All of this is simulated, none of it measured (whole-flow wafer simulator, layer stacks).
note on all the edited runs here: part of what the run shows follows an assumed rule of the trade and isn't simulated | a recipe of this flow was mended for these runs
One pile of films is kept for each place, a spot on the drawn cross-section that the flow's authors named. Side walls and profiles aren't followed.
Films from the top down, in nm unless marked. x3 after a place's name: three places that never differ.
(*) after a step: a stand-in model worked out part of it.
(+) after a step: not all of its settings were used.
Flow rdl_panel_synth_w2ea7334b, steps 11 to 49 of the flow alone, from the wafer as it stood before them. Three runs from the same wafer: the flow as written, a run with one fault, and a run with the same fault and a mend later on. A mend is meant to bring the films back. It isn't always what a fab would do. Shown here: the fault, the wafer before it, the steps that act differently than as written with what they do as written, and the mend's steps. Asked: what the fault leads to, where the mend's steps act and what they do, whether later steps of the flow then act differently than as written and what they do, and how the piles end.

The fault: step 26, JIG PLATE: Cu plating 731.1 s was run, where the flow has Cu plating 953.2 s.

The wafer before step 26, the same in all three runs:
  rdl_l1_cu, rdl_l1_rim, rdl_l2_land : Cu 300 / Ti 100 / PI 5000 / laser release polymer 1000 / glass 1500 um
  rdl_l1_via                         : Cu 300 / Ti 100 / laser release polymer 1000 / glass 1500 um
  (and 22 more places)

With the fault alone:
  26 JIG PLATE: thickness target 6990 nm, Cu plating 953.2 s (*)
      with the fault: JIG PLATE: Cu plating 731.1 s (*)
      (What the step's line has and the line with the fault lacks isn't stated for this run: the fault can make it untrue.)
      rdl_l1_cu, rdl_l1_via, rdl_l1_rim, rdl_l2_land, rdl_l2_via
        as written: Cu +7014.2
        with the fault: Cu +5379.9
  Later steps of the flow that act differently than as written:
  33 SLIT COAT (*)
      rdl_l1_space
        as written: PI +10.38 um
        with the fault: PI +9271
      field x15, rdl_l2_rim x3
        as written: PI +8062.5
        with the fault: PI +7685.6
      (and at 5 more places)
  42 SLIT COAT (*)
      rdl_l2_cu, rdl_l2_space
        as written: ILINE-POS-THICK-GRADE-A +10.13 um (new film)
        with the fault: ILINE-POS-THICK-GRADE-A +9930.6 (new film)
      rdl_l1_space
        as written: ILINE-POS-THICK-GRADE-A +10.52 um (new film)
        with the fault: ILINE-POS-THICK-GRADE-A +10.3 um (new film)
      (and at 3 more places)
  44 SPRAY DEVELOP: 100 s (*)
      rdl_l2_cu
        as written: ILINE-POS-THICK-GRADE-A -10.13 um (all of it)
        with the fault: ILINE-POS-THICK-GRADE-A -9930.6 (all of it)
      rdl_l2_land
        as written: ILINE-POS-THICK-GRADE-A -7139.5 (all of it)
        with the fault: ILINE-POS-THICK-GRADE-A -7363.4 (all of it)
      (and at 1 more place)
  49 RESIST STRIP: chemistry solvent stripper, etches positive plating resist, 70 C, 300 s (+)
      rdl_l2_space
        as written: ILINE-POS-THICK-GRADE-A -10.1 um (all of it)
        with the fault: ILINE-POS-THICK-GRADE-A -9900.9 (all of it)
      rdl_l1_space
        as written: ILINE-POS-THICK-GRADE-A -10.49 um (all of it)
        with the fault: ILINE-POS-THICK-GRADE-A -10.27 um (all of it)
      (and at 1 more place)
  At the end the piles differ from the flow's by more than 2% or 0.5 nm, whichever is larger, at field x15, rdl_l1_cu, rdl_l1_space and 9 more.
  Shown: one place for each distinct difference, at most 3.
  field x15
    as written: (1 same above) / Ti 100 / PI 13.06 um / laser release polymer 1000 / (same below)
    with the fault: (1 same above) / Ti 100 / PI 12.69 um / laser release polymer 1000 / (same below)
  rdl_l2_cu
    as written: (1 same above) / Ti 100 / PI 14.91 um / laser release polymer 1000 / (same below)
    with the fault: (1 same above) / Ti 100 / PI 14.08 um / laser release polymer 1000 / (same below)
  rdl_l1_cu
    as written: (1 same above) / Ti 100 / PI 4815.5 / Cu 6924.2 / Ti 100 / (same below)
    with the fault: (1 same above) / Ti 100 / PI 5064.2 / Cu 5289.9 / Ti 100 / (same below)

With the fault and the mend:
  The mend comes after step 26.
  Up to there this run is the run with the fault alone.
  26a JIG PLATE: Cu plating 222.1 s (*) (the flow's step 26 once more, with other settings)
      rdl_l1_cu, rdl_l1_via, rdl_l1_rim, rdl_l2_land, rdl_l2_via
        Cu +1634.4
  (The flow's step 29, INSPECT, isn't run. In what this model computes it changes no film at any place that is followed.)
  No later step of the flow acts differently than as written at any place that is followed.
  At the end the piles are the same as the flow's at every place that both follow.
